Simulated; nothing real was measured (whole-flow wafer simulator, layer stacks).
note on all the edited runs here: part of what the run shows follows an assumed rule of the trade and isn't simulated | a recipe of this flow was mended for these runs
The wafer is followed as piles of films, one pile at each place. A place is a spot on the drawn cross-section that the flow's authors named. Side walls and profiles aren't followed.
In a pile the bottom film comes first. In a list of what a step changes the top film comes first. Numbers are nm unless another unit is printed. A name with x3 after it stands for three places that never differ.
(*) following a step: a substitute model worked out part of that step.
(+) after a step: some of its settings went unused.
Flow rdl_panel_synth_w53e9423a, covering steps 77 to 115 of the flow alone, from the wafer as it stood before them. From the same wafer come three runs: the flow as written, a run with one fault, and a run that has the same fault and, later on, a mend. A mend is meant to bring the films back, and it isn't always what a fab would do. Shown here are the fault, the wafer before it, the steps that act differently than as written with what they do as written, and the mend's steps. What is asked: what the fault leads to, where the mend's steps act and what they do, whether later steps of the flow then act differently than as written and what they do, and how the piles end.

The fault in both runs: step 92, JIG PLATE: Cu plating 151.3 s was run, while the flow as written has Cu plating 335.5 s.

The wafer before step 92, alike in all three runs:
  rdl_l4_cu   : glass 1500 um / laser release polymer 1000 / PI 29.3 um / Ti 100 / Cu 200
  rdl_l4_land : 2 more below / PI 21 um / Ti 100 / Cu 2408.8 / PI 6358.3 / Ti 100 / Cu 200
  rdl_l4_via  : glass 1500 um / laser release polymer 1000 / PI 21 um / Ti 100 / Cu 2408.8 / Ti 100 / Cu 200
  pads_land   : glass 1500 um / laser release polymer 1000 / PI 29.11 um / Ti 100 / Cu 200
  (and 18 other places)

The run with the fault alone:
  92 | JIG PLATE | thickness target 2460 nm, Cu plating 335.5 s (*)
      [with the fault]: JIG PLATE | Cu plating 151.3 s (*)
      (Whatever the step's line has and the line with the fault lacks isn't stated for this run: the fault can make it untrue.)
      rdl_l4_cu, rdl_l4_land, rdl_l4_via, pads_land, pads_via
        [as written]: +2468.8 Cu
        [with the fault]: +1113.4 Cu
  Steps further on in the flow that do not act as written:
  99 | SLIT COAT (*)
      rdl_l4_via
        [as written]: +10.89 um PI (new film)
        [with the fault]: +9459.4 PI (new film)
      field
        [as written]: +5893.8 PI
        [with the fault]: +5398.8 PI
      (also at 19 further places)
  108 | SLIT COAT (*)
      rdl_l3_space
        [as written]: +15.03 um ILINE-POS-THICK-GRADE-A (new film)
        [with the fault]: +15.04 um ILINE-POS-THICK-GRADE-A (new film)
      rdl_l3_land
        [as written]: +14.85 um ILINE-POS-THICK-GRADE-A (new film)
        [with the fault]: +14.84 um ILINE-POS-THICK-GRADE-A (new film)
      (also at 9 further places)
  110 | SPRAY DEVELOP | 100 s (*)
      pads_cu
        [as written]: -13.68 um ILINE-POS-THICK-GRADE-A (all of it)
        [with the fault]: -13.61 um ILINE-POS-THICK-GRADE-A (all of it)
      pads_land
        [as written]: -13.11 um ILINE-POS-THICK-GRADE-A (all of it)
        [with the fault]: -13.23 um ILINE-POS-THICK-GRADE-A (all of it)
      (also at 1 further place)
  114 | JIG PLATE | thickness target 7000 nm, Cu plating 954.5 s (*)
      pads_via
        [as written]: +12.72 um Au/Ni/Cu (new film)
        [with the fault]: +12.9 um Au/Ni/Cu (new film)
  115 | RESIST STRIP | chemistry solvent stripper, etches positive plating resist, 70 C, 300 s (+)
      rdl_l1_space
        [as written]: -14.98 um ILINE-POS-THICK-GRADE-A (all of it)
        [with the fault]: -14.99 um ILINE-POS-THICK-GRADE-A (all of it)
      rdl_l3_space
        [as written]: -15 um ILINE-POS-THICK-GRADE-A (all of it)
        [with the fault]: -15.01 um ILINE-POS-THICK-GRADE-A (all of it)
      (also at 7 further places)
  At rdl_l2_cu, rdl_l2_land, rdl_l2_via and 12 more, the piles at the end differ from the flow's by more than 2% or 0.5 nm, whichever is larger.
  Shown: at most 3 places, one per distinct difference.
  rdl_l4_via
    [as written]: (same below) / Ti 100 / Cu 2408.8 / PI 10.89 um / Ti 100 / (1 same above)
    [with the fault]: (same below) / Ti 100 / Cu 1053.4 / PI 9459.4 / Ti 100 / (1 same above)
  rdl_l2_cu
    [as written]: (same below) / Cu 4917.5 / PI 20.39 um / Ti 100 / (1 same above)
    [with the fault]: (same below) / Cu 4917.5 / PI 19.9 um / Ti 100 / (1 same above)
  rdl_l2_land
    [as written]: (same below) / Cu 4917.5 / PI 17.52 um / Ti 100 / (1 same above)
    [with the fault]: (same below) / Cu 4917.5 / PI 17.03 um / Ti 100 / (1 same above)

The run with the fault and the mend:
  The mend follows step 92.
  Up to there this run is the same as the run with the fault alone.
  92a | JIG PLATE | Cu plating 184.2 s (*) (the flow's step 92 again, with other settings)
      rdl_l4_cu, rdl_l4_land, rdl_l4_via, pads_land, pads_via
        +1355.5 Cu
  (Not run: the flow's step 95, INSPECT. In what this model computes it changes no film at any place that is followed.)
  None of the later steps of the flow acts differently than as written at any place that is followed.
  At every place that both follow, the piles at the end match the flow's.
